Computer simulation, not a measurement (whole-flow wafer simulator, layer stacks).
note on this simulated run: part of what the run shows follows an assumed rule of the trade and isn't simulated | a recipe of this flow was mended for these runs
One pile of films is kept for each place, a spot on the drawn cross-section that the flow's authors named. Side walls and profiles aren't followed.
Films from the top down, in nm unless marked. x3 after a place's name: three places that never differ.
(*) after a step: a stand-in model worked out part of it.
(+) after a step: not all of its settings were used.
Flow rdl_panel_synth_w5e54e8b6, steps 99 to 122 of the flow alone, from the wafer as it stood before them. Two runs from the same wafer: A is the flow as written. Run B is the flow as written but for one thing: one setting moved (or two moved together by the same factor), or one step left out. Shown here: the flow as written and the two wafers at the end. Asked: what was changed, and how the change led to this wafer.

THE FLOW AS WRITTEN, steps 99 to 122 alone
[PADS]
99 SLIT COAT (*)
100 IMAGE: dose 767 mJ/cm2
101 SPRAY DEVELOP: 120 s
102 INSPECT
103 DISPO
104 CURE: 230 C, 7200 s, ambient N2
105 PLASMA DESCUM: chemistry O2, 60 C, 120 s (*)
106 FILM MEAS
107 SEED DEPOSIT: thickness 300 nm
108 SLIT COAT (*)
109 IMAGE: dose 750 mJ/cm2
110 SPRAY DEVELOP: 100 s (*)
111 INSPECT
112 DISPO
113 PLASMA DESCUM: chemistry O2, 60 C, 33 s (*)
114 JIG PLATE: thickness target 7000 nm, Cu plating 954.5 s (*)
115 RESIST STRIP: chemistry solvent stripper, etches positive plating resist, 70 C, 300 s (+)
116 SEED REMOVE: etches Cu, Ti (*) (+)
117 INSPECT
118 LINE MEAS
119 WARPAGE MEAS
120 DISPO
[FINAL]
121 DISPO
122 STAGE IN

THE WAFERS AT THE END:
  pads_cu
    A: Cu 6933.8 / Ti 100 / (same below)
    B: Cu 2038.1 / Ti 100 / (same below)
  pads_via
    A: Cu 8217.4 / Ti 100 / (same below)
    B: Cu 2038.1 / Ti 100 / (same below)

The cause: step 114, JIG PLATE: Cu plating 289.2 s was run, where the flow has Cu plating 954.5 s.

How the change led to this, step by step:
  114 JIG PLATE: thickness target 7000 nm, Cu plating 954.5 s (*)
      pads_cu, pads_land: A Cu +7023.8 | B Cu +2128.1
      pads_via: A Cu +8307.4 | B Cu +2128.1
